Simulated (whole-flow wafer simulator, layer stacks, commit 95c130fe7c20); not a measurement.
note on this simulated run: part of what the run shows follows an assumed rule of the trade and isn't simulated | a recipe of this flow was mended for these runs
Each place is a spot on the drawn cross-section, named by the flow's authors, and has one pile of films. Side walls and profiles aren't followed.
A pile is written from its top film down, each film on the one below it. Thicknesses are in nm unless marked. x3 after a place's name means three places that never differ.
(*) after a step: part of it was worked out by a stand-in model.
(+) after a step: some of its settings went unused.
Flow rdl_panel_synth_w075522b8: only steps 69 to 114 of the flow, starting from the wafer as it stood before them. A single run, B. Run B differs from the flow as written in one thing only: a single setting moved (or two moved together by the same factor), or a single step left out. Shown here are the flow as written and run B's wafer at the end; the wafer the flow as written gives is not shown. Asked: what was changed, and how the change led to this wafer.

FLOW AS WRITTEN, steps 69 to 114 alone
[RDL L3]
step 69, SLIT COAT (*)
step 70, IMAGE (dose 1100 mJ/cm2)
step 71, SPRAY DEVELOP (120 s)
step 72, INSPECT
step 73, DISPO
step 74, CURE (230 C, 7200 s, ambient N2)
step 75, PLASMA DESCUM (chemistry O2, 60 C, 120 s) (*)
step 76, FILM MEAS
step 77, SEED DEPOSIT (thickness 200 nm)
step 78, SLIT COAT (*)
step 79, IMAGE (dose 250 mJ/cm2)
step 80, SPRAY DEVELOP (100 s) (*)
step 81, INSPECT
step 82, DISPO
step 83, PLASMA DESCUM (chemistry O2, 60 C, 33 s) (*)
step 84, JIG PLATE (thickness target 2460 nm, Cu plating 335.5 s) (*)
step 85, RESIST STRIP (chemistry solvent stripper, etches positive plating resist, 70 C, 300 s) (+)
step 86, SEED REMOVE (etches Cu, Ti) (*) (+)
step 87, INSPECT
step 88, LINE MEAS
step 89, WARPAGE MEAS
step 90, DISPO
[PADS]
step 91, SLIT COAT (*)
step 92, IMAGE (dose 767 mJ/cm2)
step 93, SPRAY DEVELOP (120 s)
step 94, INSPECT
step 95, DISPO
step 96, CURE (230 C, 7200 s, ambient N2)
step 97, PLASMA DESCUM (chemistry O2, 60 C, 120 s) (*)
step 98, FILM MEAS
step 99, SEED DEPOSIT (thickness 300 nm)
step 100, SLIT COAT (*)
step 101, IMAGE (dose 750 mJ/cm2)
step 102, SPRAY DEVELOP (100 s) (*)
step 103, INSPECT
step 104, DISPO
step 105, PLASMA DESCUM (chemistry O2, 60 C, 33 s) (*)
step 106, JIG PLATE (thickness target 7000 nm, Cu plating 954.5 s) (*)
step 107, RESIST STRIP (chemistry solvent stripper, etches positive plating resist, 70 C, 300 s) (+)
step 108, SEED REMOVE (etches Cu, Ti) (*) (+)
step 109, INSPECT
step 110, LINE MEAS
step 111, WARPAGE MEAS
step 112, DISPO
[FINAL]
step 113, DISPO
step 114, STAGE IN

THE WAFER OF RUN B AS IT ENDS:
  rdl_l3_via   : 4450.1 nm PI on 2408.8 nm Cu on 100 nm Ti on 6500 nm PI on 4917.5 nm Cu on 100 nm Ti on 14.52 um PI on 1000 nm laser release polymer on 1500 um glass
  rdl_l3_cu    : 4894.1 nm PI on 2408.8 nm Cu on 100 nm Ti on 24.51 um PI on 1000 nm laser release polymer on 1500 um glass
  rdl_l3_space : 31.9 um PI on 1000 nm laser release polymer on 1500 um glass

Cause: step 71, SPRAY DEVELOP: 120 s, was skipped.

The path from the change to this, step by step:
  step 78, SLIT COAT (*)
      rdl_l3_cu, rdl_l3_space: +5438 ILINE-POS-THICK-GRADE-A (new film) (in the flow as written it would be: +4624.3 ILINE-POS-THICK-GRADE-A (new film))
      rdl_l2_rim: +4816.6 ILINE-POS-THICK-GRADE-A (new film) (in the flow as written it would be: +3695.4 ILINE-POS-THICK-GRADE-A (new film))
      (also at 2 further places)
  step 80, SPRAY DEVELOP (100 s) (*)
      rdl_l3_cu: -5438 ILINE-POS-THICK-GRADE-A (all of it) (in the flow as written it would be: -4624.3 ILINE-POS-THICK-GRADE-A (all of it))
      rdl_l3_land: -4579.7 ILINE-POS-THICK-GRADE-A (all of it) (in the flow as written it would be: -2880.1 ILINE-POS-THICK-GRADE-A (all of it))
      (also at 1 further place)
  step 85, RESIST STRIP (chemistry solvent stripper, etches positive plating resist, 70 C, 300 s) (+)
      rdl_l3_space: -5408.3 ILINE-POS-THICK-GRADE-A (all of it) (in the flow as written it would be: -4594.6 ILINE-POS-THICK-GRADE-A (all of it))
      rdl_l2_rim: -4786.9 ILINE-POS-THICK-GRADE-A (all of it) (in the flow as written it would be: -3665.7 ILINE-POS-THICK-GRADE-A (all of it))
  step 91, SLIT COAT (*)
      rdl_l3_via: +4450.1 PI (new film) (in the flow as written it would be: +10.46 um PI (new film))
      rdl_l3_cu: +4894.1 PI (new film) (in the flow as written it would be: +4748.6 PI (new film))
      (also at 3 further places)
  step 100, SLIT COAT (*)
      rdl_l3_cu: +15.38 um ILINE-POS-THICK-GRADE-A (new film) (in the flow as written it would be: +15.28 um ILINE-POS-THICK-GRADE-A (new film))
      rdl_l3_space: +15.41 um ILINE-POS-THICK-GRADE-A (new film) (in the flow as written it would be: +15.31 um ILINE-POS-THICK-GRADE-A (new film))
      (also at 2 further places)
  step 107, RESIST STRIP (chemistry solvent stripper, etches positive plating resist, 70 C, 300 s) (+)
      rdl_l3_cu: -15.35 um ILINE-POS-THICK-GRADE-A (all of it) (in the flow as written it would be: -15.25 um ILINE-POS-THICK-GRADE-A (all of it))
      rdl_l3_space: -15.38 um ILINE-POS-THICK-GRADE-A (all of it) (in the flow as written it would be: -15.28 um ILINE-POS-THICK-GRADE-A (all of it))
      (also at 2 further places)
Taking metal films that touch as one body, rdl_l3_via has 2 bodies (between them, from the top down: PI 6500); the flow as written gives 1 body.
